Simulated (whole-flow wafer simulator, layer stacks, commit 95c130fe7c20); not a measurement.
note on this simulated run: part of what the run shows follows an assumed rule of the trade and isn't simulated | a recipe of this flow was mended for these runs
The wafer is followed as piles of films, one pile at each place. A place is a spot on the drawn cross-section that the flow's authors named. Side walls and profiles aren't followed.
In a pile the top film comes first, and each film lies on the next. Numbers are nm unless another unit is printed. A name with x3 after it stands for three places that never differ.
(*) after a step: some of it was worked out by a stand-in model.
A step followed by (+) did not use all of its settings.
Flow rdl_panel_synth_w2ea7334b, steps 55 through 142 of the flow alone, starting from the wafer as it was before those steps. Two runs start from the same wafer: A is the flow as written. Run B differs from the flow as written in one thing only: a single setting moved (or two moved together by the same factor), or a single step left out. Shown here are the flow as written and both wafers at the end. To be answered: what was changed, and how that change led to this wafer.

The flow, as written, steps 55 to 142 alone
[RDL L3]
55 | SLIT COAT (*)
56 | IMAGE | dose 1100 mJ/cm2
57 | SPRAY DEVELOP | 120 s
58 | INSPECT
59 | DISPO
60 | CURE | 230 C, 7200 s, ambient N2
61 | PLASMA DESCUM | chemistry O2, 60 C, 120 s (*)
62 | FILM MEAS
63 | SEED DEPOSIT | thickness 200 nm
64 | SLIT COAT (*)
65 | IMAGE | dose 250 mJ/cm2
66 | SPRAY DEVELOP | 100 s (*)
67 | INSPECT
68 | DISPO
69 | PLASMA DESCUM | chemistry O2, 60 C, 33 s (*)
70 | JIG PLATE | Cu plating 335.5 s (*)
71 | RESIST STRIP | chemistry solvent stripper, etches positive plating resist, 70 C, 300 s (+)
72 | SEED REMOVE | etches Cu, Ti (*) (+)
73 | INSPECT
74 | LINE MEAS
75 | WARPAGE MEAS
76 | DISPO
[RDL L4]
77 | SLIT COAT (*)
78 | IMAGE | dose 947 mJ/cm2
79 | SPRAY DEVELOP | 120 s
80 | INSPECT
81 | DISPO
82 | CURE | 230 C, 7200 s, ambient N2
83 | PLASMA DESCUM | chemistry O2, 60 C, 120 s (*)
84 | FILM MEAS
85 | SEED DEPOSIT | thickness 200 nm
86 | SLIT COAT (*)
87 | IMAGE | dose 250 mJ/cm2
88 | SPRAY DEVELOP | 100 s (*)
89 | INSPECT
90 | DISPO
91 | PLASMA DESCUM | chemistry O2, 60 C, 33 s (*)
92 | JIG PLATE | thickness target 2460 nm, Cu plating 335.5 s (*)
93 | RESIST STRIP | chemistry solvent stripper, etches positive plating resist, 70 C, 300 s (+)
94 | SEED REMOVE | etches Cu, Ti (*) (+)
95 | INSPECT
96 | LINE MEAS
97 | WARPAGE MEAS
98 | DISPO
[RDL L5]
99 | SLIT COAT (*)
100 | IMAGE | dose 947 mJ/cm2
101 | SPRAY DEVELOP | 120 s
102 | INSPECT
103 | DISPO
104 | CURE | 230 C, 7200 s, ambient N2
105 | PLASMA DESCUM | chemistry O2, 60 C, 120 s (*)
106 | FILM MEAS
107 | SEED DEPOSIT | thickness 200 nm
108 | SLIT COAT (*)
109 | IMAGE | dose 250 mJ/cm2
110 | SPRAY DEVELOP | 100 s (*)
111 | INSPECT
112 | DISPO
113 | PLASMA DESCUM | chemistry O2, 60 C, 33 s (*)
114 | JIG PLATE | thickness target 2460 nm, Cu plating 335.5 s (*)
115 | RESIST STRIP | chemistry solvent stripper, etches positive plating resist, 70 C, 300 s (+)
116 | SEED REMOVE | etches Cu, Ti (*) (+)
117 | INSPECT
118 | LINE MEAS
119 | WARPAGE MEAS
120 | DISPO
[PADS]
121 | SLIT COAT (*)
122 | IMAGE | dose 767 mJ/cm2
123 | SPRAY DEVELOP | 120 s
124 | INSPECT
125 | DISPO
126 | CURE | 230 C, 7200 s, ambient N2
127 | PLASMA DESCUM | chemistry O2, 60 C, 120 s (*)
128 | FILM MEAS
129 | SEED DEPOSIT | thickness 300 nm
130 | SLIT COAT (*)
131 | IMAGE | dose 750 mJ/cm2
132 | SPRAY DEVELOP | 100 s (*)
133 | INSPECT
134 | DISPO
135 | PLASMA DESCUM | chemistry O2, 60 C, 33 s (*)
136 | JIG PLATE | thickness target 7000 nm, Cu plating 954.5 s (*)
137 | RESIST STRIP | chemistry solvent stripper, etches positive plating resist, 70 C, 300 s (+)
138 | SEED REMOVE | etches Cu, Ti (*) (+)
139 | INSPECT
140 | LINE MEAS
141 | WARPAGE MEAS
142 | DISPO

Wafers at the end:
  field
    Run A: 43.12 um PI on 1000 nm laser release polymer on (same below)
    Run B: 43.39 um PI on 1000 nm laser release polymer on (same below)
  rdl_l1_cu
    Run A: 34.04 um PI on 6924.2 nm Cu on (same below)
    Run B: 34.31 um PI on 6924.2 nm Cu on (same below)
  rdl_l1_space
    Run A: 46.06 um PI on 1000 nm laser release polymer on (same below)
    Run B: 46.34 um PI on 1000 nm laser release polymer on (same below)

The reason: step 70, JIG PLATE: Cu plating 389.2 s was run, though the flow has Cu plating 335.5 s.

The path from the change to this, step by step:
  70 | JIG PLATE | Cu plating 335.5 s (*)
      rdl_l3_cu, rdl_l3_land, rdl_l3_via, rdl_l4_land, rdl_l4_via: A Cu gains 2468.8 | B Cu gains 2864
  77 | SLIT COAT (*)
      field, rdl_l5_cu, rdl_l5_space and 6 more: A PI gains 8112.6 | B PI gains 8389
      rdl_l1_cu: A PI gains 7979.2 | B PI gains 8254.2
      (as well as at 12 more places)
  99 | SLIT COAT (*)
      rdl_l4_via: A PI gains 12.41 um (new film) | B PI gains 12.36 um (new film)
  130 | SLIT COAT (*)
      rdl_l3_cu: A ILINE-POS-THICK-GRADE-A gains 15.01 um (new film) | B ILINE-POS-THICK-GRADE-A gains 15.02 um (new film)
      rdl_l2_rim: A ILINE-POS-THICK-GRADE-A gains 14.97 um (new film) | B ILINE-POS-THICK-GRADE-A gains 14.96 um (new film)
      (as well as at 2 more places)
  137 | RESIST STRIP | chemistry solvent stripper, etches positive plating resist, 70 C, 300 s (+)
      rdl_l2_cu, rdl_l2_space: A ILINE-POS-THICK-GRADE-A loses 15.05 um (all of it) | B ILINE-POS-THICK-GRADE-A loses 15.04 um (all of it)
      rdl_l3_cu: A ILINE-POS-THICK-GRADE-A loses 14.98 um (all of it) | B ILINE-POS-THICK-GRADE-A loses 14.99 um (all of it)
      (as well as at 3 more places)
